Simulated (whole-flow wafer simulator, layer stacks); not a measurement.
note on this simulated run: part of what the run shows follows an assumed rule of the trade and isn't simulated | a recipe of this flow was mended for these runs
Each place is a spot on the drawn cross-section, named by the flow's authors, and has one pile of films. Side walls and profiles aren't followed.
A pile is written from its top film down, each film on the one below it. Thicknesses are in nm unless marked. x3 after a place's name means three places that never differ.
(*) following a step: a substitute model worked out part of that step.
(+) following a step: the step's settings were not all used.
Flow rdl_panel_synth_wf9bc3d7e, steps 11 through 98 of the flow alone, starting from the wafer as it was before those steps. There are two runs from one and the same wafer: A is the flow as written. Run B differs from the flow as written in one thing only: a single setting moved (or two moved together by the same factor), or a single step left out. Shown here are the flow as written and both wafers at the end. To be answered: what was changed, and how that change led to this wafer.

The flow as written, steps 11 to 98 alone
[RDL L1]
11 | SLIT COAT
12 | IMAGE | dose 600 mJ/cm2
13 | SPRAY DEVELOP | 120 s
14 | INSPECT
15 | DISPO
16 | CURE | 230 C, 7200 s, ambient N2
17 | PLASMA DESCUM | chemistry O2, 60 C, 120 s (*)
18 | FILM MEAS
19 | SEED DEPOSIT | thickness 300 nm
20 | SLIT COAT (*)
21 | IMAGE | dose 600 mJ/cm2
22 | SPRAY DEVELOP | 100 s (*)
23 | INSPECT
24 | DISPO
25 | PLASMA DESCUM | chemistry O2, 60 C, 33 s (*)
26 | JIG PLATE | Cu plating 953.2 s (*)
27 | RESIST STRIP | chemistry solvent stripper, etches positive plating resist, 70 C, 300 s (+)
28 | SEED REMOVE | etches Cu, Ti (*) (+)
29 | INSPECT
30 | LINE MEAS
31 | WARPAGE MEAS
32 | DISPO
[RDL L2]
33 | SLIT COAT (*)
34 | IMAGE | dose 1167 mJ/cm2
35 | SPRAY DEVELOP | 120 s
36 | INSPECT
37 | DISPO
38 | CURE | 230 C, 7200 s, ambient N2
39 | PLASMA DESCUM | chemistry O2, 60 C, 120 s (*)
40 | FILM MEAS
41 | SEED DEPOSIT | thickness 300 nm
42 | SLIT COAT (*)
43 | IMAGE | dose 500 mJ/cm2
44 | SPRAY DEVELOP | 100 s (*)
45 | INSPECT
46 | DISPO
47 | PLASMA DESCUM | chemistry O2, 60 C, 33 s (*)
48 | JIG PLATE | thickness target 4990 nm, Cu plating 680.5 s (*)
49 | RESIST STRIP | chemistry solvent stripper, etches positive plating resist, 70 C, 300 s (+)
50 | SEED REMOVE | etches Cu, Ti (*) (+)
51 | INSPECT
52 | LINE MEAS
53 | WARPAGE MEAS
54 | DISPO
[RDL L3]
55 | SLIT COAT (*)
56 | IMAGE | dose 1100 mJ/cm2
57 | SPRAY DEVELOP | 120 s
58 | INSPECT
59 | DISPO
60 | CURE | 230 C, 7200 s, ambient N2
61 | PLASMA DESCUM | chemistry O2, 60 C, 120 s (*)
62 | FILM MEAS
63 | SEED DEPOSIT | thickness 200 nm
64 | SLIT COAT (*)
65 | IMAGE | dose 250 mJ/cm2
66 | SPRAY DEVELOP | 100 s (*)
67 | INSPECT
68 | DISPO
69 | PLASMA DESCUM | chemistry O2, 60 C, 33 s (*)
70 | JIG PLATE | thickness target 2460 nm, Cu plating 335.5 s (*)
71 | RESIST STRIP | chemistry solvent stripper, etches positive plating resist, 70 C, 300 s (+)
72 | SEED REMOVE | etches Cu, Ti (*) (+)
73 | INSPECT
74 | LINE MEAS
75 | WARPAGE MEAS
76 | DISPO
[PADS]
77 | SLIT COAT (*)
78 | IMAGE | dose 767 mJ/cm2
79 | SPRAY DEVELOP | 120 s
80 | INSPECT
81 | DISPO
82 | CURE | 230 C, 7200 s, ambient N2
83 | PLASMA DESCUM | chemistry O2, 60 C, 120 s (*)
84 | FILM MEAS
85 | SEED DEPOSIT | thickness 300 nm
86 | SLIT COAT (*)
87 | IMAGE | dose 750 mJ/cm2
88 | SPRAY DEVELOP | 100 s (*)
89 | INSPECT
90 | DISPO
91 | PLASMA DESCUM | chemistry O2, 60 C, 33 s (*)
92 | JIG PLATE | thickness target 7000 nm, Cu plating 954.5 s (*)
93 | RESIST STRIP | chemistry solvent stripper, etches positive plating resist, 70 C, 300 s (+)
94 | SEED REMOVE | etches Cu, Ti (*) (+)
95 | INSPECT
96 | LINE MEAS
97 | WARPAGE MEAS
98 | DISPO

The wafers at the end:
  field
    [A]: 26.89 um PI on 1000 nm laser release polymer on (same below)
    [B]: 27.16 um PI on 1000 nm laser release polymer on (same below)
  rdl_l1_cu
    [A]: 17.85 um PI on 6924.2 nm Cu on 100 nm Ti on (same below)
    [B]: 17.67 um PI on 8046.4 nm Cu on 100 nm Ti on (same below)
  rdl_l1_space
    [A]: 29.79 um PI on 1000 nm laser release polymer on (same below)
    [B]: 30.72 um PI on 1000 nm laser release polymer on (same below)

What caused this: step 26, JIG PLATE: Cu plating 1106 s was run, whereas the flow has Cu plating 953.2 s.

How this came from the change, step by step:
  26 | JIG PLATE | Cu plating 953.2 s (*)
      rdl_l1_cu, rdl_l1_via, rdl_l1_rim, rdl_l2_land, rdl_l2_via: A +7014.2 Cu | B +8136.4 Cu
  33 | SLIT COAT (*)
      rdl_l2_cu, rdl_l2_space: A +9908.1 PI | B +10.49 um PI
      field, rdl_l3_cu, rdl_l3_space and 7 more: A +8062.5 PI | B +8326.3 PI
      (also at 3 further places)
  42 | SLIT COAT (*)
      rdl_l1_via: A +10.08 um ILINE-POS-THICK-GRADE-A (new film) | B +9929.9 ILINE-POS-THICK-GRADE-A (new film)
      rdl_l2_cu, rdl_l2_space: A +10.13 um ILINE-POS-THICK-GRADE-A (new film) | B +10.26 um ILINE-POS-THICK-GRADE-A (new film)
      (also at 3 further places)
  44 | SPRAY DEVELOP | 100 s (*)
      rdl_l2_cu: A -10.13 um ILINE-POS-THICK-GRADE-A (all of it) | B -10.26 um ILINE-POS-THICK-GRADE-A (all of it)
      rdl_l2_land: A -7139.5 ILINE-POS-THICK-GRADE-A (all of it) | B -6993.6 ILINE-POS-THICK-GRADE-A (all of it)
      (also at 1 further place)
  49 | RESIST STRIP | chemistry solvent stripper, etches positive plating resist, 70 C, 300 s (+)
      rdl_l1_via: A -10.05 um ILINE-POS-THICK-GRADE-A (all of it) | B -9900.2 ILINE-POS-THICK-GRADE-A (all of it)
      rdl_l1_space: A -10.49 um ILINE-POS-THICK-GRADE-A (all of it) | B -10.63 um ILINE-POS-THICK-GRADE-A (all of it)
      (also at 1 further place)
  55 | SLIT COAT (*)
      rdl_l2_space: A +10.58 um PI | B +10.71 um PI
      rdl_l2_land: A +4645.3 PI (new film) | B +4514.6 PI (new film)
      (also at 1 further place)
  86 | SLIT COAT (*)
      rdl_l1_cu: A +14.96 um ILINE-POS-THICK-GRADE-A (new film) | B +14.99 um ILINE-POS-THICK-GRADE-A (new film)
      rdl_l1_space: A +15.05 um ILINE-POS-THICK-GRADE-A (new film) | B +15.08 um ILINE-POS-THICK-GRADE-A (new film)
      (also at 6 further places)
  93 | RESIST STRIP | chemistry solvent stripper, etches positive plating resist, 70 C, 300 s (+)
      rdl_l1_cu: A -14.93 um ILINE-POS-THICK-GRADE-A (all of it) | B -14.96 um ILINE-POS-THICK-GRADE-A (all of it)
      rdl_l1_space: A -15.02 um ILINE-POS-THICK-GRADE-A (all of it) | B -15.05 um ILINE-POS-THICK-GRADE-A (all of it)
      (also at 6 further places)
